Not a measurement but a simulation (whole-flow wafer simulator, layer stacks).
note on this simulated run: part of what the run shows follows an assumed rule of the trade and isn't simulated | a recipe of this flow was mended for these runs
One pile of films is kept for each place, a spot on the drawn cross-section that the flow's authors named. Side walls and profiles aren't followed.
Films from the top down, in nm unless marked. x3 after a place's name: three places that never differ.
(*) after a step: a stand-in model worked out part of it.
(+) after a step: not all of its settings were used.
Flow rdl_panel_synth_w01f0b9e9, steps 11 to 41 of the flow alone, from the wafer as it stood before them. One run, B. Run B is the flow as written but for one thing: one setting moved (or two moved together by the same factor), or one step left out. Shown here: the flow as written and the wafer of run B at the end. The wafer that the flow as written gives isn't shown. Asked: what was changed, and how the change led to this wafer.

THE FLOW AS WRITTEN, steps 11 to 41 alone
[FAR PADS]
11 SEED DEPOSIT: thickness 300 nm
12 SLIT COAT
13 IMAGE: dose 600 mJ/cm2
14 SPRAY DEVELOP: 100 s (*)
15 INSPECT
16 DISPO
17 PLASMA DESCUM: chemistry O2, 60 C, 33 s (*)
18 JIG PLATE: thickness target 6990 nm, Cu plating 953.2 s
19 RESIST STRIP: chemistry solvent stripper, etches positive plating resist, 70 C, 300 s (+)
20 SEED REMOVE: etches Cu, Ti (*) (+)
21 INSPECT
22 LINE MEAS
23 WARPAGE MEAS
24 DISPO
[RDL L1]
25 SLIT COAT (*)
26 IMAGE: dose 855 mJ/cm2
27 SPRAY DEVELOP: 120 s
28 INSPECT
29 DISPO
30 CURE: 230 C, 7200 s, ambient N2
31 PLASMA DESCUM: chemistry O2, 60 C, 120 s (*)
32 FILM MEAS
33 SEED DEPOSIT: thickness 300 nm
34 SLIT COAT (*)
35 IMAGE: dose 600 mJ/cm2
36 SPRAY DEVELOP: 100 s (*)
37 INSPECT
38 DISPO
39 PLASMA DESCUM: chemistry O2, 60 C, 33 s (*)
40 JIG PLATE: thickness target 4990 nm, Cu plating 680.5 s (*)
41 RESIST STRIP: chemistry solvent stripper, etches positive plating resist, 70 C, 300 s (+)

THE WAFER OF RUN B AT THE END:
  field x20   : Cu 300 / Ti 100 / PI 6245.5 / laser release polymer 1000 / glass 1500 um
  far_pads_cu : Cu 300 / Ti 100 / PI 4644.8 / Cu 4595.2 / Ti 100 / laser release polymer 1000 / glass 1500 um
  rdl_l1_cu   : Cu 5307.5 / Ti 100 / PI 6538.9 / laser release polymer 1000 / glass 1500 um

The cause: step 18, JIG PLATE: Cu plating 636.7 s was run, where the flow has Cu plating 953.2 s.

How the change led to this, step by step:
  18 JIG PLATE: thickness target 6990 nm, Cu plating 953.2 s
      far_pads_cu, rdl_l1_land, rdl_l1_via: Cu +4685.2 (as written it would be: Cu +7014.2)
  25 SLIT COAT (*)
      field x20, rdl_l1_rim x3: PI +6245.5 (new film) (as written it would be: PI +6915.1 (new film))
      far_pads_cu: PI +4644.8 (new film) (as written it would be: PI +4450.5 (new film))
      (and at 2 more places)
  34 SLIT COAT (*)
      rdl_l1_land: ILINE-POS-THICK-GRADE-A +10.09 um (new film) (as written it would be: ILINE-POS-THICK-GRADE-A +9677 (new film))
      far_pads_cu: ILINE-POS-THICK-GRADE-A +10.69 um (new film) (as written it would be: ILINE-POS-THICK-GRADE-A +10.3 um (new film))
      (and at 3 more places)
  36 SPRAY DEVELOP: 100 s (*)
      rdl_l1_land: ILINE-POS-THICK-GRADE-A -10.09 um (all of it) (as written it would be: ILINE-POS-THICK-GRADE-A -9677 (all of it))
      rdl_l1_cu: ILINE-POS-THICK-GRADE-A -12.2 um (all of it) (as written it would be: ILINE-POS-THICK-GRADE-A -12.38 um (all of it))
      (and at 1 more place)
  41 RESIST STRIP: chemistry solvent stripper, etches positive plating resist, 70 C, 300 s (+)
      far_pads_cu: ILINE-POS-THICK-GRADE-A -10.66 um (all of it) (as written it would be: ILINE-POS-THICK-GRADE-A -10.27 um (all of it))
      rdl_l1_space: ILINE-POS-THICK-GRADE-A -12.18 um (all of it) (as written it would be: ILINE-POS-THICK-GRADE-A -12.36 um (all of it))
